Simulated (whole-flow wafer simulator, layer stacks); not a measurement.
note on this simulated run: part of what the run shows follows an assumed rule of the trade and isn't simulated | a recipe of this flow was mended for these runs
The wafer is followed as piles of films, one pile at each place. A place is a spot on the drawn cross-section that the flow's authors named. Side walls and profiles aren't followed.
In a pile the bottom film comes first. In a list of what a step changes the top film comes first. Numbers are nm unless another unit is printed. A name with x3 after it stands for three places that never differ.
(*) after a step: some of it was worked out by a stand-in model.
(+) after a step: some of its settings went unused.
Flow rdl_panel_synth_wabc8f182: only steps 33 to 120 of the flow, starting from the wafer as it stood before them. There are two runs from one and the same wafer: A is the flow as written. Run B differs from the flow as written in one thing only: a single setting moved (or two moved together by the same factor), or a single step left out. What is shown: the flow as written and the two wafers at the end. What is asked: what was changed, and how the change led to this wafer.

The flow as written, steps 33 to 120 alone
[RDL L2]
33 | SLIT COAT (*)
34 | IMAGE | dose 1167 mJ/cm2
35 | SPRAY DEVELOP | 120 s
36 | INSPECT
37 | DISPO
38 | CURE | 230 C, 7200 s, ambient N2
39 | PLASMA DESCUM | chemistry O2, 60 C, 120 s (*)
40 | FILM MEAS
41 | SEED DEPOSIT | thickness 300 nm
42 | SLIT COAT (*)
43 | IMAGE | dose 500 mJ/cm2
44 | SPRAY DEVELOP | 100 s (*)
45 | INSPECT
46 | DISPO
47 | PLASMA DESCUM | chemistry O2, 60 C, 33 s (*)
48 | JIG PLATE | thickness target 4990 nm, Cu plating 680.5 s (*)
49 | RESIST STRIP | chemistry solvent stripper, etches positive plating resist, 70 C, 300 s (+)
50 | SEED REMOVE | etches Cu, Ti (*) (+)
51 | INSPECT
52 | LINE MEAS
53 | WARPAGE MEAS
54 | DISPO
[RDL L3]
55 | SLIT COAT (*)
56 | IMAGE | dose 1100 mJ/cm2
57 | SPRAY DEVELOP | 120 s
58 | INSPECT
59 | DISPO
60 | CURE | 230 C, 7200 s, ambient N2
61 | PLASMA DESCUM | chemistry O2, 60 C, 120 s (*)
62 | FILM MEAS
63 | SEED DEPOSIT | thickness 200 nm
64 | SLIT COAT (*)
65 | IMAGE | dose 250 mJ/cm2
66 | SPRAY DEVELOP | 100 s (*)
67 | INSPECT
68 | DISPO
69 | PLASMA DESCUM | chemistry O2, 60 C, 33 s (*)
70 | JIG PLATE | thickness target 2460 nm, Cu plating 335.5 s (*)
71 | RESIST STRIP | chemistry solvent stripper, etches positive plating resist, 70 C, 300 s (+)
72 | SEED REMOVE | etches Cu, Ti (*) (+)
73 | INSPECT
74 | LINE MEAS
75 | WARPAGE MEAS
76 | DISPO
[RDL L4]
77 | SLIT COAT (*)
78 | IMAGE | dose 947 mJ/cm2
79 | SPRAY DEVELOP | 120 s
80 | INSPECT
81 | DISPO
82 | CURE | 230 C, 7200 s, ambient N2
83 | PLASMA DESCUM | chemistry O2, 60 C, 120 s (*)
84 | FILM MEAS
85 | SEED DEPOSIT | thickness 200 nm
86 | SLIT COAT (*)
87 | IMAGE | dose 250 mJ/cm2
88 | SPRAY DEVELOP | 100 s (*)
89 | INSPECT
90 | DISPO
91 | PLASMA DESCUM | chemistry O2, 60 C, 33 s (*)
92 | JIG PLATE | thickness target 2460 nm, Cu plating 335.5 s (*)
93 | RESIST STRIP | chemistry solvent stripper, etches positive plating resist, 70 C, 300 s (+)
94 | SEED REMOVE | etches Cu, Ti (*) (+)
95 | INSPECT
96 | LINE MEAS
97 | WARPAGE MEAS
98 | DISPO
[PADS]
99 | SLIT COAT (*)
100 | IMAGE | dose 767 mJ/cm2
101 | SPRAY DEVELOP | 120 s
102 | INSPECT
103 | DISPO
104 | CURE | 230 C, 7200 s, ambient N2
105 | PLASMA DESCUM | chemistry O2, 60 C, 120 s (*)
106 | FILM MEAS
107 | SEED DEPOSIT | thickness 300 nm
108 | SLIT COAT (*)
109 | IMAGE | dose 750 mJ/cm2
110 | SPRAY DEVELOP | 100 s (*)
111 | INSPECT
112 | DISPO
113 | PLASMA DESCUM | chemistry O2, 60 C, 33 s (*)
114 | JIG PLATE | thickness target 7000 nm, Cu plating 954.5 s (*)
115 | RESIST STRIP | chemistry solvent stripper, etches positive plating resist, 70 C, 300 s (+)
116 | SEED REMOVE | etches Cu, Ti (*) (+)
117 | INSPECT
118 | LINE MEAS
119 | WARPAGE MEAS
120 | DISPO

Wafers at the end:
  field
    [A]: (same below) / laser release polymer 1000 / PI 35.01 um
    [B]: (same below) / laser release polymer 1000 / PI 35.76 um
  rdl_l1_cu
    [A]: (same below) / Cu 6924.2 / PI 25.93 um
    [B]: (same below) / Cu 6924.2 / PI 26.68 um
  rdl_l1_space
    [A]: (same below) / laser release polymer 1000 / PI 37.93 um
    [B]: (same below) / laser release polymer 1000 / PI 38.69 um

Cause: step 48, JIG PLATE: Cu plating 986.7 s was run, whereas the flow has Cu plating 680.5 s.

How this came from the change, step by step:
  48 | JIG PLATE | thickness target 4990 nm, Cu plating 680.5 s (*)
      rdl_l2_cu, rdl_l2_land, rdl_l2_via, rdl_l2_rim, rdl_l3_land, rdl_l3_via: A Cu gains 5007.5 | B Cu gains 7260.8
  55 | SLIT COAT (*)
      rdl_l3_cu, rdl_l3_space: A PI gains 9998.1 | B PI gains 11.82 um
      rdl_l1_rim: A PI gains 9173.5 | B PI gains 11 um
      (as well as at 16 more places)
  64 | SLIT COAT (*)
      rdl_l3_cu, rdl_l3_space: A ILINE-POS-THICK-GRADE-A gains 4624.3 (new film) | B ILINE-POS-THICK-GRADE-A gains 4739.4 (new film)
      rdl_l2_space: A ILINE-POS-THICK-GRADE-A gains 5624.6 (new film) | B ILINE-POS-THICK-GRADE-A gains 5800.7 (new film)
      (as well as at 4 more places)
  66 | SPRAY DEVELOP | 100 s (*)
      rdl_l3_cu: A ILINE-POS-THICK-GRADE-A loses 4624.3 (all of it) | B ILINE-POS-THICK-GRADE-A loses 4739.4 (all of it)
      rdl_l3_land: A ILINE-POS-THICK-GRADE-A loses 2880.1 (all of it) | B ILINE-POS-THICK-GRADE-A loses 2773.1 (all of it)
  71 | RESIST STRIP | chemistry solvent stripper, etches positive plating resist, 70 C, 300 s (+)
      rdl_l2_space: A ILINE-POS-THICK-GRADE-A loses 5594.9 (all of it) | B ILINE-POS-THICK-GRADE-A loses 5771 (all of it)
      rdl_l1_rim: A ILINE-POS-THICK-GRADE-A loses 5047.8 (all of it) | B ILINE-POS-THICK-GRADE-A loses 5247.8 (all of it)
      (as well as at 3 more places)
  77 | SLIT COAT (*)
      rdl_l2_space: A PI gains 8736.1 | B PI gains 8920
      rdl_l1_rim: A PI gains 8189.4 | B PI gains 8402.6
      (as well as at 3 more places)
  86 | SLIT COAT (*)
      rdl_l2_via: A ILINE-POS-THICK-GRADE-A gains 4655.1 (new film) | B ILINE-POS-THICK-GRADE-A gains 4507.5 (new film)
  93 | RESIST STRIP | chemistry solvent stripper, etches positive plating resist, 70 C, 300 s (+)
      rdl_l2_via: A ILINE-POS-THICK-GRADE-A loses 4625.4 (all of it) | B ILINE-POS-THICK-GRADE-A loses 4477.8 (all of it)
  99 | SLIT COAT (*)
      rdl_l2_via: A PI gains 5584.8 | B PI gains 5448.6
  108 | SLIT COAT (*)
      rdl_l2_cu, rdl_l2_space: A ILINE-POS-THICK-GRADE-A gains 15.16 um (new film) | B ILINE-POS-THICK-GRADE-A gains 15.21 um (new film)
      rdl_l1_rim: A ILINE-POS-THICK-GRADE-A gains 14.98 um (new film) | B ILINE-POS-THICK-GRADE-A gains 14.99 um (new film)
      (as well as at 7 more places)
  115 | RESIST STRIP | chemistry solvent stripper, etches positive plating resist, 70 C, 300 s (+)
      rdl_l2_cu, rdl_l2_space: A ILINE-POS-THICK-GRADE-A loses 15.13 um (all of it) | B ILINE-POS-THICK-GRADE-A loses 15.18 um (all of it)
      rdl_l1_rim: A ILINE-POS-THICK-GRADE-A loses 14.95 um (all of it) | B ILINE-POS-THICK-GRADE-A loses 14.96 um (all of it)
      (as well as at 7 more places)
